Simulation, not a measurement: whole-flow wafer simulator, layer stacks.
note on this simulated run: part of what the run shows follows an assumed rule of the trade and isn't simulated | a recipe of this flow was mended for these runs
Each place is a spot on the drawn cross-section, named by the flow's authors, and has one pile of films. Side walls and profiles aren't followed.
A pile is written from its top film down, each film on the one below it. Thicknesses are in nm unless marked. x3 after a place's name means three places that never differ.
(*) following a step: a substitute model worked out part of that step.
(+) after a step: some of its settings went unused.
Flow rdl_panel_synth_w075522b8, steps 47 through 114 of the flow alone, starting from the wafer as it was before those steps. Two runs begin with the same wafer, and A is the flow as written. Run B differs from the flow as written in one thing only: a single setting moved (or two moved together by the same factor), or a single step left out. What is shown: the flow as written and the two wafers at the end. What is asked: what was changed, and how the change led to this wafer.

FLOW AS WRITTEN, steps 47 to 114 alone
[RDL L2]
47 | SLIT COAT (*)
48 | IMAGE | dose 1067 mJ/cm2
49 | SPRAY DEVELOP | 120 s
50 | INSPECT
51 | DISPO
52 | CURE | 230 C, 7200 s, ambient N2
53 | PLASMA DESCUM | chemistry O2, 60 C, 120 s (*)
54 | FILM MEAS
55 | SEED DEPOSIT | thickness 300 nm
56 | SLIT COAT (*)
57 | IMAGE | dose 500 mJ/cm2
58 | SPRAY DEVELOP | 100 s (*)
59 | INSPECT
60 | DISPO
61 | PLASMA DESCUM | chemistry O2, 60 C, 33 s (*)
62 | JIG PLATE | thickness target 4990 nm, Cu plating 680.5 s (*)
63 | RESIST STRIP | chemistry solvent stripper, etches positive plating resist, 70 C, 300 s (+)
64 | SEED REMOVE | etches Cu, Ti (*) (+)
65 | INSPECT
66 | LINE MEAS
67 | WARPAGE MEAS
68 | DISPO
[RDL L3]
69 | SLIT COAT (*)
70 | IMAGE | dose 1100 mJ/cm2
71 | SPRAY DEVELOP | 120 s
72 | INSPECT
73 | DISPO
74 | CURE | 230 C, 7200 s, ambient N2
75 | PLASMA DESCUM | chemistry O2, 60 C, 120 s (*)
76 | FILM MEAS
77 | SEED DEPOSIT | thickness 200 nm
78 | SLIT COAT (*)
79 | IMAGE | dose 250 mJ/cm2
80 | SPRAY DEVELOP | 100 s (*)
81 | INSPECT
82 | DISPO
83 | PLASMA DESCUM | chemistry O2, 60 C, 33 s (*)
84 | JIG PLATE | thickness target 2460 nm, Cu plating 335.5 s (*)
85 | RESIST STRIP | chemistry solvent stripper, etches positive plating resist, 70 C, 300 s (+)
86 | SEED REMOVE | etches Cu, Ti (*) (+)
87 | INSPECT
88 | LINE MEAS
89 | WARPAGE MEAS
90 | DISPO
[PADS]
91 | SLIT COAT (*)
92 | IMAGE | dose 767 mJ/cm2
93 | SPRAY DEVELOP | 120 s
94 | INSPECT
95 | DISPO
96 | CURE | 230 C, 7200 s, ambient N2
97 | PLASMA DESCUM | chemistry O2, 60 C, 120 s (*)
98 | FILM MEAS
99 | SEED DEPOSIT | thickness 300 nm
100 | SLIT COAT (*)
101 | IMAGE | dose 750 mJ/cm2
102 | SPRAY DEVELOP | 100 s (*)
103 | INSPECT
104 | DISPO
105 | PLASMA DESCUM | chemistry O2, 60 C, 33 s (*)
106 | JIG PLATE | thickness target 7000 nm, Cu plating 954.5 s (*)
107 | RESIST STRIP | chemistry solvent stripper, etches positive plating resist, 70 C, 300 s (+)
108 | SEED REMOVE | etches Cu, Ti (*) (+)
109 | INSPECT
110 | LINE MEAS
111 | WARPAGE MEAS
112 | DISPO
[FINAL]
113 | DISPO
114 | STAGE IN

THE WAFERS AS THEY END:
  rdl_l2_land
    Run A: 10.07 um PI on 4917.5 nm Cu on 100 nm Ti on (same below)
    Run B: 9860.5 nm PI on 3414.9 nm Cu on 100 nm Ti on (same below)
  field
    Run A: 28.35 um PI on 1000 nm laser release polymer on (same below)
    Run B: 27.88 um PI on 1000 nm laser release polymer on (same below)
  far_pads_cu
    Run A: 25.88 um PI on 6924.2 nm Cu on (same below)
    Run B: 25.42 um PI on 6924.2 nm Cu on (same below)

The reason: step 62, JIG PLATE: Cu plating 476.3 s was run, whereas the flow has Cu plating 680.5 s.

The path from the change to this, step by step:
  62 | JIG PLATE | thickness target 4990 nm, Cu plating 680.5 s (*)
      rdl_l2_cu, rdl_l2_land, rdl_l2_via, rdl_l2_rim, rdl_l3_land, rdl_l3_via: A +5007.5 Cu | B +3504.9 Cu
  69 | SLIT COAT (*)
      rdl_l2_space: A +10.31 um PI | B +9119.2 PI
      field, pads_cu, pads_space, pads_land, pads_via: A +7936.4 PI | B +7472.9 PI
      (and at 12 other places as well)
  78 | SLIT COAT (*)
      rdl_l3_cu, rdl_l3_space: A +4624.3 ILINE-POS-THICK-GRADE-A (new film) | B +4520 ILINE-POS-THICK-GRADE-A (new film)
      rdl_l2_cu: A +5163.2 ILINE-POS-THICK-GRADE-A (new film) | B +5059.3 ILINE-POS-THICK-GRADE-A (new film)
      (and at 5 other places as well)
  80 | SPRAY DEVELOP | 100 s (*)
      rdl_l3_cu: A -4624.3 ILINE-POS-THICK-GRADE-A (all of it) | B -4520 ILINE-POS-THICK-GRADE-A (all of it)
      rdl_l3_land: A -2880.1 ILINE-POS-THICK-GRADE-A (all of it) | B -2977.1 ILINE-POS-THICK-GRADE-A (all of it)
  85 | RESIST STRIP | chemistry solvent stripper, etches positive plating resist, 70 C, 300 s (+)
      rdl_l2_cu: A -5133.5 ILINE-POS-THICK-GRADE-A (all of it) | B -5029.6 ILINE-POS-THICK-GRADE-A (all of it)
      rdl_l2_space: A -5505.7 ILINE-POS-THICK-GRADE-A (all of it) | B -5291.7 ILINE-POS-THICK-GRADE-A (all of it)
      (and at 4 other places as well)
  91 | SLIT COAT (*)
      rdl_l2_space: A +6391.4 PI | B +6194.4 PI
      rdl_l1_rim: A +5990.4 PI | B +5780.6 PI
      (and at 5 other places as well)
  100 | SLIT COAT (*)
      far_pads_cu: A +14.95 um ILINE-POS-THICK-GRADE-A (new film) | B +14.94 um ILINE-POS-THICK-GRADE-A (new film)
      rdl_l1_space: A +15.28 um ILINE-POS-THICK-GRADE-A (new film) | B +15.29 um ILINE-POS-THICK-GRADE-A (new film)
      (and at 10 other places as well)
  107 | RESIST STRIP | chemistry solvent stripper, etches positive plating resist, 70 C, 300 s (+)
      rdl_l1_space: A -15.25 um ILINE-POS-THICK-GRADE-A (all of it) | B -15.26 um ILINE-POS-THICK-GRADE-A (all of it)
      rdl_l1_via: A -14.68 um ILINE-POS-THICK-GRADE-A (all of it) | B -14.67 um ILINE-POS-THICK-GRADE-A (all of it)
      (and at 10 other places as well)
